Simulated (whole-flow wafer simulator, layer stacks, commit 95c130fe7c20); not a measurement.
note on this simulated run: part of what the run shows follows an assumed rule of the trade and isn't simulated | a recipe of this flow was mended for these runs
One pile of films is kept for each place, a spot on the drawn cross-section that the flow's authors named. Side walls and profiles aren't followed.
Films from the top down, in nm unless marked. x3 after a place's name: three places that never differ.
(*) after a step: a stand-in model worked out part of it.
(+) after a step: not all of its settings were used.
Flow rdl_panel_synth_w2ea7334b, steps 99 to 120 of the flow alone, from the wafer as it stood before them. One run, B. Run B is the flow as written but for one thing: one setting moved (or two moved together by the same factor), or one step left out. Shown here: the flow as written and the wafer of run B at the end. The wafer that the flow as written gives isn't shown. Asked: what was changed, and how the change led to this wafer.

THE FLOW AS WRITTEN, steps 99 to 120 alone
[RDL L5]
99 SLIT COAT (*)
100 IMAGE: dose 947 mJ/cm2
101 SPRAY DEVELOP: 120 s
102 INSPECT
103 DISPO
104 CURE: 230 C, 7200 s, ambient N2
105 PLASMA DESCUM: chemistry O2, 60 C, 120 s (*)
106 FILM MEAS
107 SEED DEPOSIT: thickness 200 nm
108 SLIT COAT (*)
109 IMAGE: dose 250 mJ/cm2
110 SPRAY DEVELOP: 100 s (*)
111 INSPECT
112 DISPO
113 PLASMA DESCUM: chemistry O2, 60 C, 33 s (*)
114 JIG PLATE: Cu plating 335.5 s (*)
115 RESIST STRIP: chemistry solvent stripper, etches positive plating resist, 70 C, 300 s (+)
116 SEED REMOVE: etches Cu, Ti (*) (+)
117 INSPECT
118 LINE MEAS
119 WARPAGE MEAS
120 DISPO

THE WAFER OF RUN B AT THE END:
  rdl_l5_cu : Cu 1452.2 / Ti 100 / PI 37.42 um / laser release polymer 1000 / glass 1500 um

The cause: step 114, JIG PLATE: Cu plating 205.5 s was run, where the flow has Cu plating 335.5 s.

How the change led to this, step by step:
  114 JIG PLATE: Cu plating 335.5 s (*)
      rdl_l5_cu, rdl_l5_land, rdl_l5_via, pads_land x2: Cu +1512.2 (as written it would be: Cu +2468.8)
